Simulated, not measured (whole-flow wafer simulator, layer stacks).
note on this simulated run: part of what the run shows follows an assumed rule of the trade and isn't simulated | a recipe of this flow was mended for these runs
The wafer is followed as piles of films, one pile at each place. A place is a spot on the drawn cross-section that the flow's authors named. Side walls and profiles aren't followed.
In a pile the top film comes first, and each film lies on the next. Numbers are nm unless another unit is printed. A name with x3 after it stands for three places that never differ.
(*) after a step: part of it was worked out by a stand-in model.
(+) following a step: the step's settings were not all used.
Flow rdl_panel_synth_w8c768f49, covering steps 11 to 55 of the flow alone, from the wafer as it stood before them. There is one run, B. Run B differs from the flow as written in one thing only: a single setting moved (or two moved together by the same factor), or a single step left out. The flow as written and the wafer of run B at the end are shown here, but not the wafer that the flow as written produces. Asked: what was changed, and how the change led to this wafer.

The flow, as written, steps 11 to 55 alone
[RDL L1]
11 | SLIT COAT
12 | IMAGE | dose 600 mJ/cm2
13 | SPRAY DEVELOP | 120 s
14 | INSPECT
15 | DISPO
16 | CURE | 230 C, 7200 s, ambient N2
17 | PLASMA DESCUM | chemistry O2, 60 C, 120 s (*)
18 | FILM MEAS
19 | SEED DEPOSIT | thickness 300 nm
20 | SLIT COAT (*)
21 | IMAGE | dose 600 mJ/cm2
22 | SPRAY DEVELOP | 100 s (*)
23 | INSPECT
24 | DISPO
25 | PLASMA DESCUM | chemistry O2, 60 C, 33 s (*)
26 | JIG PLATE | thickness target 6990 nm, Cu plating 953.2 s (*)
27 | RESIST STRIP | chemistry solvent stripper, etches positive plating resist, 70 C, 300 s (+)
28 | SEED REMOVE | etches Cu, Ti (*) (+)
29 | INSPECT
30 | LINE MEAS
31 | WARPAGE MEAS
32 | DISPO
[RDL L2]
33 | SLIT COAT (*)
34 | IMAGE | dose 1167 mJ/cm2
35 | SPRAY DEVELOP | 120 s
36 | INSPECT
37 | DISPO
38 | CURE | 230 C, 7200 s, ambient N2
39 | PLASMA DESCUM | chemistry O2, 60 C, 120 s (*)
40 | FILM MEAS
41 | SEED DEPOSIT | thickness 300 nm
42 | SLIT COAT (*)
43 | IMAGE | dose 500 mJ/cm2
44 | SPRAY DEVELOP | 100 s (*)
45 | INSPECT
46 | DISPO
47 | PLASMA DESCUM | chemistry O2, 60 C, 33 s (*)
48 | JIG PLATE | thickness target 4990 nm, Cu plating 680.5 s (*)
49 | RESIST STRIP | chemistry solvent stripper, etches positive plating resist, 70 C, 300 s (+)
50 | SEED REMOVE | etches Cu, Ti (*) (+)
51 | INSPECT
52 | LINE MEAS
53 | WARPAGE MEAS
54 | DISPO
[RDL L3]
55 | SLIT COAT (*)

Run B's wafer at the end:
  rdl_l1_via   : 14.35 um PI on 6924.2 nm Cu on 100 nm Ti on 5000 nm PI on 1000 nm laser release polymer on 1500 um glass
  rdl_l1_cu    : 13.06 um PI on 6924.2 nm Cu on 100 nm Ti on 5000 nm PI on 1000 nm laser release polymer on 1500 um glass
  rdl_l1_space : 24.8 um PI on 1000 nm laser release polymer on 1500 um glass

Cause: step 13, SPRAY DEVELOP: 120 s, was skipped.

The path from the change to this, step by step:
  20 | SLIT COAT (*)
      rdl_l1_cu: +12 um ILINE-POS-THICK-GRADE-A (new film) (it would be, as written: +10.42 um ILINE-POS-THICK-GRADE-A (new film))
      rdl_l1_space: +12 um ILINE-POS-THICK-GRADE-A (new film) (it would be, as written: +10.94 um ILINE-POS-THICK-GRADE-A (new film))
      (as well as at 1 more place)
  22 | SPRAY DEVELOP | 100 s (*)
      rdl_l1_cu: -12 um ILINE-POS-THICK-GRADE-A (all of it) (it would be, as written: -10.42 um ILINE-POS-THICK-GRADE-A (all of it))
      rdl_l1_via: -12 um ILINE-POS-THICK-GRADE-A (all of it) (it would be, as written: -13.83 um ILINE-POS-THICK-GRADE-A (all of it))
  27 | RESIST STRIP | chemistry solvent stripper, etches positive plating resist, 70 C, 300 s (+)
      rdl_l1_space: -11.97 um ILINE-POS-THICK-GRADE-A (all of it) (it would be, as written: -10.91 um ILINE-POS-THICK-GRADE-A (all of it))
  33 | SLIT COAT (*)
      rdl_l1_cu: +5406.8 PI (new film) (it would be, as written: +4815.5 PI (new film))
      rdl_l1_space: +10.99 um PI (it would be, as written: +10.38 um PI)
      (as well as at 1 more place)
  42 | SLIT COAT (*)
      rdl_l1_via: +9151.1 ILINE-POS-THICK-GRADE-A (new film) (it would be, as written: +10.08 um ILINE-POS-THICK-GRADE-A (new film))
      rdl_l1_cu: +9750.6 ILINE-POS-THICK-GRADE-A (new film) (it would be, as written: +9269.6 ILINE-POS-THICK-GRADE-A (new film))
      (as well as at 1 more place)
  49 | RESIST STRIP | chemistry solvent stripper, etches positive plating resist, 70 C, 300 s (+)
      rdl_l1_via: -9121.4 ILINE-POS-THICK-GRADE-A (all of it) (it would be, as written: -10.05 um ILINE-POS-THICK-GRADE-A (all of it))
      rdl_l1_cu: -9720.9 ILINE-POS-THICK-GRADE-A (all of it) (it would be, as written: -9239.9 ILINE-POS-THICK-GRADE-A (all of it))
      (as well as at 1 more place)
  55 | SLIT COAT (*)
      rdl_l1_cu: +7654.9 PI (it would be, as written: +7258.6 PI)
      rdl_l1_space: +8803.7 PI (it would be, as written: +8409.5 PI)
      (as well as at 1 more place)
